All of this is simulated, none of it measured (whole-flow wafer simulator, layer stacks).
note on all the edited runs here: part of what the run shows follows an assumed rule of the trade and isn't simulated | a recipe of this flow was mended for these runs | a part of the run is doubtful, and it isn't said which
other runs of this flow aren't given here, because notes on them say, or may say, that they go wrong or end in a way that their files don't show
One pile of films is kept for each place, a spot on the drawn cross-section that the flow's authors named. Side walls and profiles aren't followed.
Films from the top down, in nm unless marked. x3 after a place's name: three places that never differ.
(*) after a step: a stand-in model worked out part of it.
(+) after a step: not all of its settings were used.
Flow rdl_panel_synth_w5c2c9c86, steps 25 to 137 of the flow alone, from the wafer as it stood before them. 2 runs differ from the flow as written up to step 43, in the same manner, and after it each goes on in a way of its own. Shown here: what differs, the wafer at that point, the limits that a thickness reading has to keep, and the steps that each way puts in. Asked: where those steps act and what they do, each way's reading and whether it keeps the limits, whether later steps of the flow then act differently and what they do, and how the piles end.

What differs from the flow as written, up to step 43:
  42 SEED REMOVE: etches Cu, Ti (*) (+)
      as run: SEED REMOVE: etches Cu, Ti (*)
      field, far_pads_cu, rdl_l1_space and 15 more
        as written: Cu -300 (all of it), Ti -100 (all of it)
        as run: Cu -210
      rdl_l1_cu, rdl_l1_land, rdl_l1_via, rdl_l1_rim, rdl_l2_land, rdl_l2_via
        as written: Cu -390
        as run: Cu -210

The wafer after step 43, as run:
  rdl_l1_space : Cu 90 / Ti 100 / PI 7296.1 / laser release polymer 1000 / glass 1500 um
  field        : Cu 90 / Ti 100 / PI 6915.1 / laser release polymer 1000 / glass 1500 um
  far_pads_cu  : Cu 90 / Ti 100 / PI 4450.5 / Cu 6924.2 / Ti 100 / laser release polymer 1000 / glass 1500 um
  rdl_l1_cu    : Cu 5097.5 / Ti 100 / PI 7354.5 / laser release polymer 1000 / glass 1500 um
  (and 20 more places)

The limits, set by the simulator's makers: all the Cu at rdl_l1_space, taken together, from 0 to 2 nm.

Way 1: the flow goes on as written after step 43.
  The reading after step 43: 90 nm, outside the limits.
  Later steps of the flow that act differently than as written (9 more steps differ only slightly, by at most 2% or 0.5 nm, whichever is larger, and aren't shown):
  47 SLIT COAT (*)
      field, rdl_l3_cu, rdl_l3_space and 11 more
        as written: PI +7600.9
        this way: PI +7598.7 (new film)
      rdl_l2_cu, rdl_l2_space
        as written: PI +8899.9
        this way: PI +8895 (new film)
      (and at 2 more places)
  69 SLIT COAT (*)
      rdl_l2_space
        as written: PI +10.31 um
        this way: PI +10.3 um
  At the end the piles differ from the flow's by more than 2% or 0.5 nm, whichever is larger, at field, far_pads_cu, rdl_l1_cu and 21 more.
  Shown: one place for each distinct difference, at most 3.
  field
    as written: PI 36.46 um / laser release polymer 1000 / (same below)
    this way: PI 29.54 um / Cu 90 / Ti 100 / PI 6915.1 / laser release polymer 1000 / (same below)
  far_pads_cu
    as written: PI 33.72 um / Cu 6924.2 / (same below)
    this way: PI 29.26 um / Cu 90 / Ti 100 / PI 4450.5 / Cu 6924.2 / (same below)
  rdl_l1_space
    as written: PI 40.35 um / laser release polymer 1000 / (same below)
    this way: PI 33.05 um / Cu 90 / Ti 100 / PI 7296.1 / laser release polymer 1000 / (same below)

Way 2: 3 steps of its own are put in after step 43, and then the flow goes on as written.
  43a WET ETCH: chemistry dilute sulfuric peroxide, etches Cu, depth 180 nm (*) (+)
      field, far_pads_cu, rdl_l1_space and 15 more
        Cu -90 (all of it)
      rdl_l1_cu, rdl_l1_land, rdl_l1_via, rdl_l1_rim, rdl_l2_land, rdl_l2_via
        Cu -180
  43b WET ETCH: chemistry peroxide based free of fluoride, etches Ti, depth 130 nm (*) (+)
      field, far_pads_cu, rdl_l1_space and 15 more
        Ti -100 (all of it)
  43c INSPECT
      changes no film at any place that is followed
  The reading after step 43c: 0 nm, within the limits.
  Later steps of the flow that act differently than as written (8 more steps differ only slightly, by at most 2% or 0.5 nm, whichever is larger, and aren't shown):
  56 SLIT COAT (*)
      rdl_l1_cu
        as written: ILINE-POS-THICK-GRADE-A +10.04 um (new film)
        this way: ILINE-POS-THICK-GRADE-A +10.05 um (new film)
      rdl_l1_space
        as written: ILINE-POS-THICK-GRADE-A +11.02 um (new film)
        this way: ILINE-POS-THICK-GRADE-A +11.03 um (new film)
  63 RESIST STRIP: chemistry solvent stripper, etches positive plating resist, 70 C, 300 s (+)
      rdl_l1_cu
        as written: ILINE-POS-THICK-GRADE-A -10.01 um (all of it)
        this way: ILINE-POS-THICK-GRADE-A -10.02 um (all of it)
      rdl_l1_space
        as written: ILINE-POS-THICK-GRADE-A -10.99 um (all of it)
        this way: ILINE-POS-THICK-GRADE-A -11 um (all of it)
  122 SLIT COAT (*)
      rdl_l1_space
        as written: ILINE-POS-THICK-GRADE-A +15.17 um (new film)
        this way: ILINE-POS-THICK-GRADE-A +15.18 um (new film)
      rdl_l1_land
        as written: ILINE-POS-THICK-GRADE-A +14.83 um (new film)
        this way: ILINE-POS-THICK-GRADE-A +14.82 um (new film)
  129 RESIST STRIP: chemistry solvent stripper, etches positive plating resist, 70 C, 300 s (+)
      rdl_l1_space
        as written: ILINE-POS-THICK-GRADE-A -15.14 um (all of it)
        this way: ILINE-POS-THICK-GRADE-A -15.15 um (all of it)
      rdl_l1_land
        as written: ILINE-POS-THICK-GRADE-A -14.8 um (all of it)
        this way: ILINE-POS-THICK-GRADE-A -14.79 um (all of it)
  At the end the piles differ from the flow's only slightly at the places that both follow, by at most 2% or 0.5 nm, whichever is larger.

Within the limits: way 2. Outside them: way 1.
